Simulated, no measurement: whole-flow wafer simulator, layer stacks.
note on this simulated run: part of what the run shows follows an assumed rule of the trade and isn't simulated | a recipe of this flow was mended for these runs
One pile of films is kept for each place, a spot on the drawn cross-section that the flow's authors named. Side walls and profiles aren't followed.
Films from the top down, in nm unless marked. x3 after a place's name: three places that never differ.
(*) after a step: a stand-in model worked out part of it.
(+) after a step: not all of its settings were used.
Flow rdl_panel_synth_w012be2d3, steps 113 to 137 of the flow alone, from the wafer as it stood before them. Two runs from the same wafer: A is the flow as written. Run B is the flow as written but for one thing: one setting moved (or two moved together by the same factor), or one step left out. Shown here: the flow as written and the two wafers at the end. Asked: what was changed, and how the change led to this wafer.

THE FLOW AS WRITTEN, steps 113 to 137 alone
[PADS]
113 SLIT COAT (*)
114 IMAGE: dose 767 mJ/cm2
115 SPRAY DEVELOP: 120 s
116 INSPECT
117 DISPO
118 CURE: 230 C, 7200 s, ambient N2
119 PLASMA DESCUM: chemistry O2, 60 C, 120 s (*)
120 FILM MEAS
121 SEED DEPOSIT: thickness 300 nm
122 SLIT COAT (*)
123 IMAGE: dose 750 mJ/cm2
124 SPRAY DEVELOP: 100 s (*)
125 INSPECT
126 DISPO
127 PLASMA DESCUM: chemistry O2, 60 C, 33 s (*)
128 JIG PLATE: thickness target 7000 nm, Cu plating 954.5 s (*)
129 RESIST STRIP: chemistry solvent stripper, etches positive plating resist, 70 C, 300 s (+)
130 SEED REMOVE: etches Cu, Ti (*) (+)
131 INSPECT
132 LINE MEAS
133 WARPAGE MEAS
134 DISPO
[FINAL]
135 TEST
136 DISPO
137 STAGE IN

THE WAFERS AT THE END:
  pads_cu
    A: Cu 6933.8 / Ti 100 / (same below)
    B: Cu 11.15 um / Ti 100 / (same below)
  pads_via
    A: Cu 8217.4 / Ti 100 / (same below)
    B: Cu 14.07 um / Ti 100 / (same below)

The cause: step 128, JIG PLATE: Cu plating 1527 s was run, where the flow has Cu plating 954.5 s.

How the change led to this, step by step:
  128 JIG PLATE: thickness target 7000 nm, Cu plating 954.5 s (*)
      pads_cu, pads_land: A Cu +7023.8 | B Cu +11.24 um
      pads_via: A Cu +8307.4 | B Cu +14.16 um
